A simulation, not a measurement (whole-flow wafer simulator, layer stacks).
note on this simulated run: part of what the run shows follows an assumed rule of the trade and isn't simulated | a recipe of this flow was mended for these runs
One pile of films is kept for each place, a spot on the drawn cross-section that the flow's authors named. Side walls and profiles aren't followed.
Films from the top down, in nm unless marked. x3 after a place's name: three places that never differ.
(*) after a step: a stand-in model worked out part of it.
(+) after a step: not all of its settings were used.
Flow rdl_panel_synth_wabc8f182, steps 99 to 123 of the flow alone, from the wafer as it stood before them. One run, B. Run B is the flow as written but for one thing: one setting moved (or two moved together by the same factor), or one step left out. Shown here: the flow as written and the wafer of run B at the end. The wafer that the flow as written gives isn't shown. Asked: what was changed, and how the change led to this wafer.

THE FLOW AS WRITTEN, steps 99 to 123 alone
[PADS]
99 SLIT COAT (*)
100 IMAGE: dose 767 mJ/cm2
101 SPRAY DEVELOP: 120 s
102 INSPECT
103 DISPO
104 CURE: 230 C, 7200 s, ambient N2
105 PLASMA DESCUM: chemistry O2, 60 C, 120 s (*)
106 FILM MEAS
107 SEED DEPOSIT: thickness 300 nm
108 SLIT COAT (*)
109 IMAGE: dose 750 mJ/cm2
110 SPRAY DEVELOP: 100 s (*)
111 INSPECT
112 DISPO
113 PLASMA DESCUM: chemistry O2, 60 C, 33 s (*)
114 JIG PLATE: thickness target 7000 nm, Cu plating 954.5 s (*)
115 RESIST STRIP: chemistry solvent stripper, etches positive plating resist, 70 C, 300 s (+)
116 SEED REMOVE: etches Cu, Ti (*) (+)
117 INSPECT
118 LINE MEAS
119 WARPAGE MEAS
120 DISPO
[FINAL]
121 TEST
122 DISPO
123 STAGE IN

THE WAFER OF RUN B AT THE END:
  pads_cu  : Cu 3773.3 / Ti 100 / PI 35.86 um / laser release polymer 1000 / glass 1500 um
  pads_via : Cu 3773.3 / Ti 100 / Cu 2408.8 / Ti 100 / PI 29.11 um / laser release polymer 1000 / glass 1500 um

The cause: step 114, JIG PLATE: Cu plating 525 s was run, where the flow has Cu plating 954.5 s.

How the change led to this, step by step:
  114 JIG PLATE: thickness target 7000 nm, Cu plating 954.5 s (*)
      pads_cu, pads_land: Cu +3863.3 (as written it would be: Cu +7023.8)
      pads_via: Cu +3863.3 (as written it would be: Cu +8307.4)
